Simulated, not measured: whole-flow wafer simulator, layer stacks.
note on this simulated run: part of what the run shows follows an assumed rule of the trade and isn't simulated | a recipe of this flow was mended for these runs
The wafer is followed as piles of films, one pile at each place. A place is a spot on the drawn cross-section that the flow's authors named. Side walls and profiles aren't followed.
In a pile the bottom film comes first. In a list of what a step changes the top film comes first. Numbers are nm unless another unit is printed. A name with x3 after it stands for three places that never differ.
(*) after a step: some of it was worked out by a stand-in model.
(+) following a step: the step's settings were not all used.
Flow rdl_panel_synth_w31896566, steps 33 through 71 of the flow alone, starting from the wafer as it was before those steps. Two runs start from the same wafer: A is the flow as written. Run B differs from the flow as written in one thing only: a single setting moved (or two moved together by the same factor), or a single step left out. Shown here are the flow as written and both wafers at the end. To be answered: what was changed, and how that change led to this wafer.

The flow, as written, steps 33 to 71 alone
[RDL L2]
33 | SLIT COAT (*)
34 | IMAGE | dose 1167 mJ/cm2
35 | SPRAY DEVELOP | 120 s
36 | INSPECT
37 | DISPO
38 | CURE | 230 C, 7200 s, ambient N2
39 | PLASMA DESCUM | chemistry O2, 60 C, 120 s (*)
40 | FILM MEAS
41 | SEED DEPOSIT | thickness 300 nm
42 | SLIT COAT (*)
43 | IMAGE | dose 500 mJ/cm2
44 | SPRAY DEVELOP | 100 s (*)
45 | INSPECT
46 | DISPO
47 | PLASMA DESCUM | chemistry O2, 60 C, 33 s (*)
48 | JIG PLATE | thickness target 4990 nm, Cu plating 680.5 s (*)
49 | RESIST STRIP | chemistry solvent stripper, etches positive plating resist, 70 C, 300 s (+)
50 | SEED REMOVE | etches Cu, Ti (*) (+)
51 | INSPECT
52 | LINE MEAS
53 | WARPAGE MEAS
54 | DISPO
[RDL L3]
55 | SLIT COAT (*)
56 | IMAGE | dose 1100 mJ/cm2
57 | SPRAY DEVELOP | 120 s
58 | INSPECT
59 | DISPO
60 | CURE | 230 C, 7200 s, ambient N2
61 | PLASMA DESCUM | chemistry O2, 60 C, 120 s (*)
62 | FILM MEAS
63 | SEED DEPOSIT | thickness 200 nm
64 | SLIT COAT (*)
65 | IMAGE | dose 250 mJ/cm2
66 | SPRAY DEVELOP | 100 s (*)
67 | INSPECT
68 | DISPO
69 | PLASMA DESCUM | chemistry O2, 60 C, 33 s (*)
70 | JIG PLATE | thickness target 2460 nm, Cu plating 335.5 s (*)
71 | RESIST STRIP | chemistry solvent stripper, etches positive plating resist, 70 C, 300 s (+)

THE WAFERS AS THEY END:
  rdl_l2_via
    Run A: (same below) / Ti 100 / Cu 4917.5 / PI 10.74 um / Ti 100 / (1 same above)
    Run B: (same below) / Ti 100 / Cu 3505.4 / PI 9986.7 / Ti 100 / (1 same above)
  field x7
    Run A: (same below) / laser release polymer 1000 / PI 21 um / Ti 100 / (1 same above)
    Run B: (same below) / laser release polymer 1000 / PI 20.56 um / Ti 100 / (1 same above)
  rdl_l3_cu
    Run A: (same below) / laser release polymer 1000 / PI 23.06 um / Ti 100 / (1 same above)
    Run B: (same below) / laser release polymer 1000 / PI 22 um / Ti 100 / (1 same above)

The reason: step 48, JIG PLATE: Cu plating 488.6 s was run, while the flow as written has Cu plating 680.5 s.

The path from the change to this, step by step:
  48 | JIG PLATE | thickness target 4990 nm, Cu plating 680.5 s (*)
      rdl_l2_cu, rdl_l2_land, rdl_l2_via, rdl_l2_rim, rdl_l3_land, rdl_l3_via: A +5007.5 Cu | B +3595.4 Cu
  55 | SLIT COAT (*)
      rdl_l2_space: A +10.58 um PI | B +9435.6 PI
      rdl_l2_via: A +10.74 um PI (new film) | B +9986.7 PI (new film)
      (as well as at 18 more places)
  64 | SLIT COAT (*)
      rdl_l3_cu, rdl_l3_space: A +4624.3 ILINE-POS-THICK-GRADE-A (new film) | B +4526.9 ILINE-POS-THICK-GRADE-A (new film)
      rdl_l2_space: A +5624.6 ILINE-POS-THICK-GRADE-A (new film) | B +5439.8 ILINE-POS-THICK-GRADE-A (new film)
      (as well as at 4 more places)
  66 | SPRAY DEVELOP | 100 s (*)
      rdl_l3_cu: A -4624.3 ILINE-POS-THICK-GRADE-A (all of it) | B -4526.9 ILINE-POS-THICK-GRADE-A (all of it)
      rdl_l3_land: A -2880.1 ILINE-POS-THICK-GRADE-A (all of it) | B -2970.7 ILINE-POS-THICK-GRADE-A (all of it)
  71 | RESIST STRIP | chemistry solvent stripper, etches positive plating resist, 70 C, 300 s (+)
      rdl_l2_space: A -5594.9 ILINE-POS-THICK-GRADE-A (all of it) | B -5410.1 ILINE-POS-THICK-GRADE-A (all of it)
      rdl_l1_rim: A -5047.8 ILINE-POS-THICK-GRADE-A (all of it) | B -4838.4 ILINE-POS-THICK-GRADE-A (all of it)
      (as well as at 3 more places)
